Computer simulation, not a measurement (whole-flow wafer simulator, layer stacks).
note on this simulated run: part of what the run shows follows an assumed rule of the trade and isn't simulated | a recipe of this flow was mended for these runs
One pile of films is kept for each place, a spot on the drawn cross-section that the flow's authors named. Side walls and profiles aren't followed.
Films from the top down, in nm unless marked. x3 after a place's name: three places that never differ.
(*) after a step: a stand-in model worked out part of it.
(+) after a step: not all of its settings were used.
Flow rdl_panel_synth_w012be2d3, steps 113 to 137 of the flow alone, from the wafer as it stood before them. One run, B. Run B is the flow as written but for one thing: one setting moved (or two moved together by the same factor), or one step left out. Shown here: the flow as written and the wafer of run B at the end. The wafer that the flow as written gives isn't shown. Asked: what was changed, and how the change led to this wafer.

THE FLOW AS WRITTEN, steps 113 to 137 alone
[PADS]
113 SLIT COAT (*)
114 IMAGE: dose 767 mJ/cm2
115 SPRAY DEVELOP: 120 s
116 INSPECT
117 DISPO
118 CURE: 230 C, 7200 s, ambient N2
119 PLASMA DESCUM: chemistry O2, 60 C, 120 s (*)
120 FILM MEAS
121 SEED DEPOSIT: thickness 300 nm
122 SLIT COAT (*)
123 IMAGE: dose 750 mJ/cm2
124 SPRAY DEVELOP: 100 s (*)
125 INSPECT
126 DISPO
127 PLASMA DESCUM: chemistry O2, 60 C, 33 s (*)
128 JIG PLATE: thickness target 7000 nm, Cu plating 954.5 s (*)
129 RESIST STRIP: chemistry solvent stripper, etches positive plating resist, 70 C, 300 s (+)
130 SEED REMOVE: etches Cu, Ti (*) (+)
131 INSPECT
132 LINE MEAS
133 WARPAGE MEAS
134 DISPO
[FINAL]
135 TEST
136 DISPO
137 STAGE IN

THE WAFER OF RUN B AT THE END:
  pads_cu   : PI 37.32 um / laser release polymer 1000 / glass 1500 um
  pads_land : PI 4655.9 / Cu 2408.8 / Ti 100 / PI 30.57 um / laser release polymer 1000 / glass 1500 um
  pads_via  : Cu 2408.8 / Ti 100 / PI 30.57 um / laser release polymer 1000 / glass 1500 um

The cause: step 124, SPRAY DEVELOP: 100 s (*), was left out.

How the change led to this, step by step:
  127 PLASMA DESCUM: chemistry O2, 60 C, 33 s (*)
      pads_cu, pads_land, pads_via: ILINE-POS-THICK-GRADE-A -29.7 (as written it would be: nothing)
  128 JIG PLATE: thickness target 7000 nm, Cu plating 954.5 s (*)
      pads_cu, pads_land: nothing (as written it would be: Cu +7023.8)
      pads_via: nothing (as written it would be: Cu +8307.4)
  129 RESIST STRIP: chemistry solvent stripper, etches positive plating resist, 70 C, 300 s (+)
      pads_cu: ILINE-POS-THICK-GRADE-A -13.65 um (all of it) (as written it would be: nothing)
      pads_land: ILINE-POS-THICK-GRADE-A -13.08 um (all of it) (as written it would be: nothing)
      (and at 1 more place)
  130 SEED REMOVE: etches Cu, Ti (*) (+)
      pads_cu, pads_land, pads_via: Cu -300 (all of it), Ti -100 (all of it) (as written it would be: Cu -390)
Counting metal films that touch as one body, pads_cu has 0 bodies; the flow as written gives 1 body.
Counting metal films that touch as one body, pads_land has 1 body; the flow as written gives 2 bodies (between them, from the top down: PI 4655.9).
